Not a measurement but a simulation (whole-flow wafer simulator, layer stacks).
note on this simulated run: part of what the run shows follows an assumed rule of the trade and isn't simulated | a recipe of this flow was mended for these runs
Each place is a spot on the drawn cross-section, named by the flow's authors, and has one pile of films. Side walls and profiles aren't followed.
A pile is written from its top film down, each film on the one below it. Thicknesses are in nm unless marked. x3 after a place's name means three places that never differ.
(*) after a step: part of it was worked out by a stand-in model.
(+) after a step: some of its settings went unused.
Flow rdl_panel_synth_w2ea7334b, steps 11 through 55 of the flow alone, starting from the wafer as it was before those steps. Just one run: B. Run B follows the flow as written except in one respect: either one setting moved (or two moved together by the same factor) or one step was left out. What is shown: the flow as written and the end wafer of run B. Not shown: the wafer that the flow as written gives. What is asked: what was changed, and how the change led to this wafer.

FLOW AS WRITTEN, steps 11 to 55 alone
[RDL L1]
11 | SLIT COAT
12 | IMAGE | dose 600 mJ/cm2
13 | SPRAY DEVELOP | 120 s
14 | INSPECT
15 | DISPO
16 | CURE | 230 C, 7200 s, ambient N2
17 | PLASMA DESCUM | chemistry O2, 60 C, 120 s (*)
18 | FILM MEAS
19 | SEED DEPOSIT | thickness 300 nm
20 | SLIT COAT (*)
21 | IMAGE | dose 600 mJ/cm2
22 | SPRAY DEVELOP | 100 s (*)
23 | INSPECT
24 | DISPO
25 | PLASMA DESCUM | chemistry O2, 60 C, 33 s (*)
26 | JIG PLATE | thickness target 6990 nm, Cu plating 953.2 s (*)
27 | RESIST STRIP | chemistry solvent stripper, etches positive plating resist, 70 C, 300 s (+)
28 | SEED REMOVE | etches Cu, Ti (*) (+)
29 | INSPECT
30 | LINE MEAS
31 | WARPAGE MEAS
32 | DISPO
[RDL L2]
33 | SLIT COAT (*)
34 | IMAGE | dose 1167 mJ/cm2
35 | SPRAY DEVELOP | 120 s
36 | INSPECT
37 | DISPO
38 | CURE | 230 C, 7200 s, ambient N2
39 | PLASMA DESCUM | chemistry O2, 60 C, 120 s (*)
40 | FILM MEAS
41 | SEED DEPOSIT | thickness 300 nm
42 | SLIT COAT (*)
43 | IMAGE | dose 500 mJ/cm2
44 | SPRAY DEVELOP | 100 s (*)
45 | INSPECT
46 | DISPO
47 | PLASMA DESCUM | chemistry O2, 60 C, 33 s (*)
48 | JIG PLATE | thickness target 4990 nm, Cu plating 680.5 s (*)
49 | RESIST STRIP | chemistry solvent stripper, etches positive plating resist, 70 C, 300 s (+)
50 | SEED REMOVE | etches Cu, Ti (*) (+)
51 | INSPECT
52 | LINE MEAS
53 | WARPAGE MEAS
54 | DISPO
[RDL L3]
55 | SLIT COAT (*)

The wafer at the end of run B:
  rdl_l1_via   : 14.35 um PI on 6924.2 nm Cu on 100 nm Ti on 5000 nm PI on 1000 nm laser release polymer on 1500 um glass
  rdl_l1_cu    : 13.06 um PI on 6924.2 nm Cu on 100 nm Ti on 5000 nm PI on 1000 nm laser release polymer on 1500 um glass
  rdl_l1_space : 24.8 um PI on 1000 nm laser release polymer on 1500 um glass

What caused this: step 13, SPRAY DEVELOP: 120 s, was skipped.

How this came from the change, step by step:
  20 | SLIT COAT (*)
      rdl_l1_cu: ILINE-POS-THICK-GRADE-A gains 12 um (new film) (in the flow as written it would be: ILINE-POS-THICK-GRADE-A gains 10.42 um (new film))
      rdl_l1_space: ILINE-POS-THICK-GRADE-A gains 12 um (new film) (in the flow as written it would be: ILINE-POS-THICK-GRADE-A gains 10.94 um (new film))
      (also at 1 further place)
  22 | SPRAY DEVELOP | 100 s (*)
      rdl_l1_cu: ILINE-POS-THICK-GRADE-A loses 12 um (all of it) (in the flow as written it would be: ILINE-POS-THICK-GRADE-A loses 10.42 um (all of it))
      rdl_l1_via: ILINE-POS-THICK-GRADE-A loses 12 um (all of it) (in the flow as written it would be: ILINE-POS-THICK-GRADE-A loses 13.83 um (all of it))
  27 | RESIST STRIP | chemistry solvent stripper, etches positive plating resist, 70 C, 300 s (+)
      rdl_l1_space: ILINE-POS-THICK-GRADE-A loses 11.97 um (all of it) (in the flow as written it would be: ILINE-POS-THICK-GRADE-A loses 10.91 um (all of it))
  33 | SLIT COAT (*)
      rdl_l1_cu: PI gains 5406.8 (new film) (in the flow as written it would be: PI gains 4815.5 (new film))
      rdl_l1_space: PI gains 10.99 um (in the flow as written it would be: PI gains 10.38 um)
      (also at 1 further place)
  42 | SLIT COAT (*)
      rdl_l1_via: ILINE-POS-THICK-GRADE-A gains 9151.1 (new film) (in the flow as written it would be: ILINE-POS-THICK-GRADE-A gains 10.08 um (new film))
      rdl_l1_cu: ILINE-POS-THICK-GRADE-A gains 9750.6 (new film) (in the flow as written it would be: ILINE-POS-THICK-GRADE-A gains 9269.6 (new film))
      (also at 1 further place)
  49 | RESIST STRIP | chemistry solvent stripper, etches positive plating resist, 70 C, 300 s (+)
      rdl_l1_via: ILINE-POS-THICK-GRADE-A loses 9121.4 (all of it) (in the flow as written it would be: ILINE-POS-THICK-GRADE-A loses 10.05 um (all of it))
      rdl_l1_cu: ILINE-POS-THICK-GRADE-A loses 9720.9 (all of it) (in the flow as written it would be: ILINE-POS-THICK-GRADE-A loses 9239.9 (all of it))
      (also at 1 further place)
  55 | SLIT COAT (*)
      rdl_l1_cu: PI gains 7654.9 (in the flow as written it would be: PI gains 7258.6)
      rdl_l1_space: PI gains 8803.7 (in the flow as written it would be: PI gains 8409.5)
      (also at 1 further place)
